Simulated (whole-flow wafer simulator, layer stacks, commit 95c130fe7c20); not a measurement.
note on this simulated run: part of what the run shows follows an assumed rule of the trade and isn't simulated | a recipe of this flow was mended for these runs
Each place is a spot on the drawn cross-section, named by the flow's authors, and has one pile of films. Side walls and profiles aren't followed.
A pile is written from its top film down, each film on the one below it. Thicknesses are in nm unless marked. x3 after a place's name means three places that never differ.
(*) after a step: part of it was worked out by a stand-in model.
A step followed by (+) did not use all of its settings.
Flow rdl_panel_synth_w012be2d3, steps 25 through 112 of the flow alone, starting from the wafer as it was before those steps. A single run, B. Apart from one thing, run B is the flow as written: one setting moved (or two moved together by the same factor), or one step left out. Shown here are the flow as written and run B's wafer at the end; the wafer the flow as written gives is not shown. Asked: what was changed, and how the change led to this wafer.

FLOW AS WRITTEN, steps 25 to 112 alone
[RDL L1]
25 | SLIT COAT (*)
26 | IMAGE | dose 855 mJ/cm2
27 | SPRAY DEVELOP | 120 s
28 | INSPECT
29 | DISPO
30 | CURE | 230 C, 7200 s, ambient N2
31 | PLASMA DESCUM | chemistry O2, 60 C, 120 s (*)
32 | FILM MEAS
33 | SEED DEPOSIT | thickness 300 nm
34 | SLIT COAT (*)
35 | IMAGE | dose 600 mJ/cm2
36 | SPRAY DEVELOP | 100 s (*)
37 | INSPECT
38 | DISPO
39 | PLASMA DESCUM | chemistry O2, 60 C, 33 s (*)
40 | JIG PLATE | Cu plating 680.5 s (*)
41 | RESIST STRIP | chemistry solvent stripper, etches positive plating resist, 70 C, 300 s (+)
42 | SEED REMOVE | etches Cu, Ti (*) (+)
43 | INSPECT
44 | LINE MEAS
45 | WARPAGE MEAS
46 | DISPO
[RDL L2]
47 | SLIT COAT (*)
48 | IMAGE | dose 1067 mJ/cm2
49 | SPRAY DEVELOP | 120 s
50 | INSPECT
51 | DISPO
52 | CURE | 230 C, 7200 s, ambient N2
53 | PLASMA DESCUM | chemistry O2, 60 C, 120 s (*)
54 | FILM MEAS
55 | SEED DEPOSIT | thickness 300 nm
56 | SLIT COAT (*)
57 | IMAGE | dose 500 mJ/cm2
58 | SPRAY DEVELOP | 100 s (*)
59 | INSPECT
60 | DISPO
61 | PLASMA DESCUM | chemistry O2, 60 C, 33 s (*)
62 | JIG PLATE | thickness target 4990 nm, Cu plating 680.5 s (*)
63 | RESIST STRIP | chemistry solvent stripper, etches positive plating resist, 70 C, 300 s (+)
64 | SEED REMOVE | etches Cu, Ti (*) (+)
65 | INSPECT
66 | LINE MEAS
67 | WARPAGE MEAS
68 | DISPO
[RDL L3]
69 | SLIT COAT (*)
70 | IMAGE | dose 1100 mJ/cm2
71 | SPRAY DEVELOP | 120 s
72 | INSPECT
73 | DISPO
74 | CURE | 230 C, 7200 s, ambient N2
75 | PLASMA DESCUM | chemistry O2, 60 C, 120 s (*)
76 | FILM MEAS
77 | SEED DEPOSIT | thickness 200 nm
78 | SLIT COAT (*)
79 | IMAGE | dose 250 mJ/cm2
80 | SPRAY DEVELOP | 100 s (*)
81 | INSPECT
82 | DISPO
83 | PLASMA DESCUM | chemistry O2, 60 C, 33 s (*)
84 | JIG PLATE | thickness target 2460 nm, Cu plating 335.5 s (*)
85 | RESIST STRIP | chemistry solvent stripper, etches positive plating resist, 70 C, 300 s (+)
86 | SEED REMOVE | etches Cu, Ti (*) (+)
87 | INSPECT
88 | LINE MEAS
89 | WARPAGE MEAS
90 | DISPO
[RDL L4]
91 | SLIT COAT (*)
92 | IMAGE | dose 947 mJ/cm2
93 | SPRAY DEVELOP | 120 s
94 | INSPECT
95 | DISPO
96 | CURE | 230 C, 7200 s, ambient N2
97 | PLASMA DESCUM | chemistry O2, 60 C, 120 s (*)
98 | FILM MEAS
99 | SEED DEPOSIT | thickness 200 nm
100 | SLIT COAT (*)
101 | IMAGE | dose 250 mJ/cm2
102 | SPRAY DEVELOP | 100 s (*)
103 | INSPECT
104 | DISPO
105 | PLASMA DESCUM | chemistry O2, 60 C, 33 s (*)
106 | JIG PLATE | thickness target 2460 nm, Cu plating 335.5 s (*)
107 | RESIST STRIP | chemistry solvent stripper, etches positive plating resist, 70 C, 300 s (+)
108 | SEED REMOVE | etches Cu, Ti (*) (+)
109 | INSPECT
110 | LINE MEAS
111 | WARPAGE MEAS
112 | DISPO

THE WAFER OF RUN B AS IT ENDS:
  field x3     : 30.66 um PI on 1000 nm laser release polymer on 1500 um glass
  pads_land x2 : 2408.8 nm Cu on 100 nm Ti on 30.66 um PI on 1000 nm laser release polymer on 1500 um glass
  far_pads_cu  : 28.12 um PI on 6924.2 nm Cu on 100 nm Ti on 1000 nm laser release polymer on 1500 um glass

Cause: step 40, JIG PLATE: Cu plating 734.9 s was run, while the flow as written has Cu plating 680.5 s.

How this came from the change, step by step:
  40 | JIG PLATE | Cu plating 680.5 s (*)
      rdl_l1_cu, rdl_l1_land, rdl_l1_via, rdl_l1_rim, rdl_l2_land, rdl_l2_via: Cu gains 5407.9 (as written it would have been: Cu gains 5007.5)
  47 | SLIT COAT (*)
      rdl_l1_space: PI gains 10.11 um (as written it would have been: PI gains 9924.5)
      rdl_l2_cu, rdl_l2_space: PI gains 9098.7 (as written it would have been: PI gains 8899.9)
      (and at 1 other place as well)
  56 | SLIT COAT (*)
      rdl_l1_cu: ILINE-POS-THICK-GRADE-A gains 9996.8 (new film) (as written it would have been: ILINE-POS-THICK-GRADE-A gains 10.04 um (new film))
      rdl_l1_space: ILINE-POS-THICK-GRADE-A gains 11.08 um (new film) (as written it would have been: ILINE-POS-THICK-GRADE-A gains 11.02 um (new film))
      (and at 1 other place as well)
  58 | SPRAY DEVELOP | 100 s (*)
      rdl_l2_via: ILINE-POS-THICK-GRADE-A loses 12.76 um (all of it) (as written it would have been: ILINE-POS-THICK-GRADE-A loses 12.83 um (all of it))
  63 | RESIST STRIP | chemistry solvent stripper, etches positive plating resist, 70 C, 300 s (+)
      rdl_l1_cu: ILINE-POS-THICK-GRADE-A loses 9967.1 (all of it) (as written it would have been: ILINE-POS-THICK-GRADE-A loses 10.01 um (all of it))
      rdl_l1_space: ILINE-POS-THICK-GRADE-A loses 11.05 um (all of it) (as written it would have been: ILINE-POS-THICK-GRADE-A loses 10.99 um (all of it))
  69 | SLIT COAT (*)
      rdl_l2_space: PI gains 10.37 um (as written it would have been: PI gains 10.31 um)
      rdl_l2_via: PI gains 10.98 um (new film) (as written it would have been: PI gains 11.04 um (new film))
